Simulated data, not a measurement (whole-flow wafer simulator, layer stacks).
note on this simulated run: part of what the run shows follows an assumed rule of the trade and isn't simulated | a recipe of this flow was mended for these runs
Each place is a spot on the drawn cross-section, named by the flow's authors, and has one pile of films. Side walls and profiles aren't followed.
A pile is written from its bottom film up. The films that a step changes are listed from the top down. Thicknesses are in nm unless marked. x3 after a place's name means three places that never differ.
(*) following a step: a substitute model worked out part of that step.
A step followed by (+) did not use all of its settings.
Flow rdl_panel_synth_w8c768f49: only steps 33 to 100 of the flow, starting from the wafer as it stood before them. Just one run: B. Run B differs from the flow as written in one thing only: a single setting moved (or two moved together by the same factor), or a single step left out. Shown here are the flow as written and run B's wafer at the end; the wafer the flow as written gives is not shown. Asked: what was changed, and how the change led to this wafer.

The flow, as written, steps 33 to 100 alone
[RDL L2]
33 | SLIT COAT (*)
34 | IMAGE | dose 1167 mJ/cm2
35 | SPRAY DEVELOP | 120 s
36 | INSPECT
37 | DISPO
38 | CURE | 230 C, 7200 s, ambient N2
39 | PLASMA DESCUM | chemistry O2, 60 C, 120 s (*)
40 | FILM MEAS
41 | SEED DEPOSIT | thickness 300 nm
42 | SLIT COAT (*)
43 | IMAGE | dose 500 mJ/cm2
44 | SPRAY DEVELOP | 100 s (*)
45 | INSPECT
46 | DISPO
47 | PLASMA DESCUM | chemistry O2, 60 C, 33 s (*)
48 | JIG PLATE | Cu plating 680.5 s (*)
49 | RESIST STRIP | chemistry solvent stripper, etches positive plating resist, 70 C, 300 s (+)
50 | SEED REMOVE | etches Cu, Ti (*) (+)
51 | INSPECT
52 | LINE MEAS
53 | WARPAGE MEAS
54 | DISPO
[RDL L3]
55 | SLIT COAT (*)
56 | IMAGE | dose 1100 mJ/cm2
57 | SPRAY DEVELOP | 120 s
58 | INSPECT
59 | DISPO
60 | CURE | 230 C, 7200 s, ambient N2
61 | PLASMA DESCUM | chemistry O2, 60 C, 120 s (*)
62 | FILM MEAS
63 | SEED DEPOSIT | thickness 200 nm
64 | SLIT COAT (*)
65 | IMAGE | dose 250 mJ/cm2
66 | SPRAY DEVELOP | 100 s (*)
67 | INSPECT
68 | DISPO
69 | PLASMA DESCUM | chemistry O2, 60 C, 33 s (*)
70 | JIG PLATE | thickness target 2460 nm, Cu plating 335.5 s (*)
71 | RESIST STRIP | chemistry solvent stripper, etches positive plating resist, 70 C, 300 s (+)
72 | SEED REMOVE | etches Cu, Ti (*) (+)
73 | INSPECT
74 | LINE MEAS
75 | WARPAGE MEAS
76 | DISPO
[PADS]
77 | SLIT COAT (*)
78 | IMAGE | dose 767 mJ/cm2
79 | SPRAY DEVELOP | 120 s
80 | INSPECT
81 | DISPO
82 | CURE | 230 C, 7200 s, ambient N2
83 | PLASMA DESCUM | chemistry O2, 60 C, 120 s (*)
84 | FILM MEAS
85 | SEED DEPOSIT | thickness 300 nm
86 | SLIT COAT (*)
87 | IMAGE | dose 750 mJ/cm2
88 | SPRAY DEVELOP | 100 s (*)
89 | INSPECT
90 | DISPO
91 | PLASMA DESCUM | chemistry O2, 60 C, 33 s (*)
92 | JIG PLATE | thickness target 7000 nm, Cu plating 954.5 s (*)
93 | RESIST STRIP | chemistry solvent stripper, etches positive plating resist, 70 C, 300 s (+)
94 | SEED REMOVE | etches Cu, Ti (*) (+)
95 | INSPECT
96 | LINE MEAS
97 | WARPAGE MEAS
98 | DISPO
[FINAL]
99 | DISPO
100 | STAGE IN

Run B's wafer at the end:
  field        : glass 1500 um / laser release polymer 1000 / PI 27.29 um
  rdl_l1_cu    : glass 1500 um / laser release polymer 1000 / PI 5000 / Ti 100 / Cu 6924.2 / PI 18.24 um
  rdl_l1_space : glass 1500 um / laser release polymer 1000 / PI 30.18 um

What caused this: step 48, JIG PLATE: Cu plating 843.8 s was run, whereas the flow has Cu plating 680.5 s.

How this came from the change, step by step:
  48 | JIG PLATE | Cu plating 680.5 s (*)
      rdl_l2_cu, rdl_l2_land, rdl_l2_via, rdl_l2_rim, rdl_l3_land, rdl_l3_via: +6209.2 Cu (in the flow as written it would be: +5007.5 Cu)
  55 | SLIT COAT (*)
      rdl_l3_cu, rdl_l3_space: +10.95 um PI (in the flow as written it would be: +9998.1 PI)
      rdl_l1_rim: +10.08 um PI (in the flow as written it would be: +9173.5 PI)
      (also at 12 further places)
  64 | SLIT COAT (*)
      rdl_l2_via: +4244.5 ILINE-POS-THICK-GRADE-A (new film) (in the flow as written it would be: +4385.9 ILINE-POS-THICK-GRADE-A (new film))
      rdl_l3_land: +2817.5 ILINE-POS-THICK-GRADE-A (new film) (in the flow as written it would be: +2880.1 ILINE-POS-THICK-GRADE-A (new film))
  66 | SPRAY DEVELOP | 100 s (*)
      rdl_l3_land: -2817.5 ILINE-POS-THICK-GRADE-A (all of it) (in the flow as written it would be: -2880.1 ILINE-POS-THICK-GRADE-A (all of it))
  71 | RESIST STRIP | chemistry solvent stripper, etches positive plating resist, 70 C, 300 s (+)
      rdl_l2_via: -4214.8 ILINE-POS-THICK-GRADE-A (all of it) (in the flow as written it would be: -4356.2 ILINE-POS-THICK-GRADE-A (all of it))
  77 | SLIT COAT (*)
      rdl_l2_via: +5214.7 PI (in the flow as written it would be: +5347.6 PI)
      rdl_l3_via: +10.36 um PI (new film) (in the flow as written it would be: +10.46 um PI (new film))
  86 | SLIT COAT (*)
      rdl_l1_cu: +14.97 um ILINE-POS-THICK-GRADE-A (new film) (in the flow as written it would be: +14.96 um ILINE-POS-THICK-GRADE-A (new film))
      rdl_l1_space: +15.04 um ILINE-POS-THICK-GRADE-A (new film) (in the flow as written it would be: +15.05 um ILINE-POS-THICK-GRADE-A (new film))
      (also at 9 further places)
  93 | RESIST STRIP | chemistry solvent stripper, etches positive plating resist, 70 C, 300 s (+)
      rdl_l1_cu: -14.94 um ILINE-POS-THICK-GRADE-A (all of it) (in the flow as written it would be: -14.93 um ILINE-POS-THICK-GRADE-A (all of it))
      rdl_l1_space: -15.01 um ILINE-POS-THICK-GRADE-A (all of it) (in the flow as written it would be: -15.02 um ILINE-POS-THICK-GRADE-A (all of it))
      (also at 9 further places)
